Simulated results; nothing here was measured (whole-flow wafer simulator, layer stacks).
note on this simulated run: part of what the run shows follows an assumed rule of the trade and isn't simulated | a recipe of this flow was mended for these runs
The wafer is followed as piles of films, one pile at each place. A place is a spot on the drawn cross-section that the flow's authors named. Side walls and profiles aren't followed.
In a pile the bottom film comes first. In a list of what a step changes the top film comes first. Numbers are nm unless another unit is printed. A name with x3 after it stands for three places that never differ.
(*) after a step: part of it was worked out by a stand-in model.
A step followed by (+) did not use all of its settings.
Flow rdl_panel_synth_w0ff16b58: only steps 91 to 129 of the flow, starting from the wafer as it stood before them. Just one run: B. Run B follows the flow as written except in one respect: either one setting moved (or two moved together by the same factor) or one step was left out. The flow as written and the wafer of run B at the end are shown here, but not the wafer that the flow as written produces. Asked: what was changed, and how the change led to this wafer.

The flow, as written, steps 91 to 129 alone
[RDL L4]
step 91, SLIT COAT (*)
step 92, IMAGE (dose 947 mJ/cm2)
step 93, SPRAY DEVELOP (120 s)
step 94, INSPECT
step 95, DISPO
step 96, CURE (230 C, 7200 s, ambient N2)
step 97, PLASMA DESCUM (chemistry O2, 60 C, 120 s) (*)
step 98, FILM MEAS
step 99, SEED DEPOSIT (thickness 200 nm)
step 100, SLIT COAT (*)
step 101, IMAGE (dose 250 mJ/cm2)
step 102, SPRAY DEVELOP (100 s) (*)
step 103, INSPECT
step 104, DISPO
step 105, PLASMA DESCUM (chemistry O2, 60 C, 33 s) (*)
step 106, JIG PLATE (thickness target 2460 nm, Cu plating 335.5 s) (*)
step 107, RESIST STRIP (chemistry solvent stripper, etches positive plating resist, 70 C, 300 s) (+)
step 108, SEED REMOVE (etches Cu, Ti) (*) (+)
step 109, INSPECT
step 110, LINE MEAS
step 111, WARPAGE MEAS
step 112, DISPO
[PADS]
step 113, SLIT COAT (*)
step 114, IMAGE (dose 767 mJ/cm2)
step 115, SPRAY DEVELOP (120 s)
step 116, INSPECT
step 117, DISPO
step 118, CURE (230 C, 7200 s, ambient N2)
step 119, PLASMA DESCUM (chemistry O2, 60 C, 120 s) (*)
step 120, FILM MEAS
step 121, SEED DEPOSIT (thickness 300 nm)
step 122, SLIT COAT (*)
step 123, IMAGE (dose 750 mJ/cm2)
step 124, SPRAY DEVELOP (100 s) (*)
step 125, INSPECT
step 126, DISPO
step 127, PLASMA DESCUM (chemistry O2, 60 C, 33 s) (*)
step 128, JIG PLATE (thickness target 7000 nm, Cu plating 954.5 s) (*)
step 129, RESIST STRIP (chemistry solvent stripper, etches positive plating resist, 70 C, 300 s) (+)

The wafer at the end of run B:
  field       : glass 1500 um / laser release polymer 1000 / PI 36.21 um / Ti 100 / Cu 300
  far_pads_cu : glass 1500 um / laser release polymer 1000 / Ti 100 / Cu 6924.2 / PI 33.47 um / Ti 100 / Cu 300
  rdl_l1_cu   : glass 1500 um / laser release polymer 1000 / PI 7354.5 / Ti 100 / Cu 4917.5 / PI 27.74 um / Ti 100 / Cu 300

What caused this: step 106, JIG PLATE: Cu plating 243.6 s was run, while the flow as written has Cu plating 335.5 s.

The path from the change to this, step by step:
  step 106, JIG PLATE (thickness target 2460 nm, Cu plating 335.5 s) (*)
      rdl_l4_cu, rdl_l4_land, rdl_l4_via, pads_land, pads_via: Cu gains 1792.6 (it would be, as written: Cu gains 2468.8)
  step 113, SLIT COAT (*)
      field: PI gains 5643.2 (it would be, as written: PI gains 5893.8)
      far_pads_cu: PI gains 5594.1 (it would be, as written: PI gains 5844.2)
      (and at 20 other places as well)
  step 122, SLIT COAT (*)
      rdl_l2_land: ILINE-POS-THICK-GRADE-A gains 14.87 um (new film) (it would be, as written: ILINE-POS-THICK-GRADE-A gains 14.88 um (new film))
      rdl_l4_cu: ILINE-POS-THICK-GRADE-A gains 14.89 um (new film) (it would be, as written: ILINE-POS-THICK-GRADE-A gains 15.12 um (new film))
      (and at 7 other places as well)
  step 124, SPRAY DEVELOP (100 s) (*)
      pads_cu: ILINE-POS-THICK-GRADE-A loses 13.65 um (all of it) (it would be, as written: ILINE-POS-THICK-GRADE-A loses 13.68 um (all of it))
      pads_land: ILINE-POS-THICK-GRADE-A loses 13.17 um (all of it) (it would be, as written: ILINE-POS-THICK-GRADE-A loses 13.11 um (all of it))
      (and at 1 other place as well)
  step 129, RESIST STRIP (chemistry solvent stripper, etches positive plating resist, 70 C, 300 s) (+)
      rdl_l2_cu, rdl_l2_space: ILINE-POS-THICK-GRADE-A loses 15.1 um (all of it) (it would be, as written: ILINE-POS-THICK-GRADE-A loses 15.09 um (all of it))
      rdl_l2_land: ILINE-POS-THICK-GRADE-A loses 14.84 um (all of it) (it would be, as written: ILINE-POS-THICK-GRADE-A loses 14.85 um (all of it))
      (and at 5 other places as well)
